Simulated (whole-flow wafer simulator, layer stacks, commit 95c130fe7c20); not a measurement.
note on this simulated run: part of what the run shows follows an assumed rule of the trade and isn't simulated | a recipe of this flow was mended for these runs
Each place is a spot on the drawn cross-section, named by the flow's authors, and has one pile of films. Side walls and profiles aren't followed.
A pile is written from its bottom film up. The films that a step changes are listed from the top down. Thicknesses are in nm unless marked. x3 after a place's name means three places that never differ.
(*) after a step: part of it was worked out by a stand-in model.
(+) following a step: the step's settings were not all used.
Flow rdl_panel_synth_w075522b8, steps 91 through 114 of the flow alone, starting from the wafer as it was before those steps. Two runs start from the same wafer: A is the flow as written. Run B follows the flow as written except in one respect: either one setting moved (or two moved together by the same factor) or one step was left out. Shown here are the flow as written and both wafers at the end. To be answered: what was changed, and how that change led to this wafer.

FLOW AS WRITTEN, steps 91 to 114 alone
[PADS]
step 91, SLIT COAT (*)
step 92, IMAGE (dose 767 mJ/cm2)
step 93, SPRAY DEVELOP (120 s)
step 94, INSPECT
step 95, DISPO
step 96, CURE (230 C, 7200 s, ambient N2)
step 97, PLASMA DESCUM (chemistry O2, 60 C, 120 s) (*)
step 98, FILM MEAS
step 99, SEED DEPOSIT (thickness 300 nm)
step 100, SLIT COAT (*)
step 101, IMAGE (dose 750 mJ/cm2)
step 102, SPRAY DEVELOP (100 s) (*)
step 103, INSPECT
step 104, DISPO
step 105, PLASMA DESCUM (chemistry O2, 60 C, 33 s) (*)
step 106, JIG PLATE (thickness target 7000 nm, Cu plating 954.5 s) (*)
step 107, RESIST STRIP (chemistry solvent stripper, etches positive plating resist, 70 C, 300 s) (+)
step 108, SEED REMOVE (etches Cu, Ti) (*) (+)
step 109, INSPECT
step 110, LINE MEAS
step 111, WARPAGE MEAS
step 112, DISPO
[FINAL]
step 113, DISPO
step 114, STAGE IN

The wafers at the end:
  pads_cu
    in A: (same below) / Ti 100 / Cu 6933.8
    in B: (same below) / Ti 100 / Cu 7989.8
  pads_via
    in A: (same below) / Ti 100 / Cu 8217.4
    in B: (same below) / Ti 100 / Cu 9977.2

Cause: step 106, JIG PLATE: Cu plating 1098 s was run, whereas the flow has Cu plating 954.5 s.

Step by step, how the change led to this:
  step 106, JIG PLATE (thickness target 7000 nm, Cu plating 954.5 s) (*)
      pads_via: A Cu gains 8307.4 | B Cu gains 10.07 um
      pads_cu, pads_land: A Cu gains 7023.8 | B Cu gains 8079.8
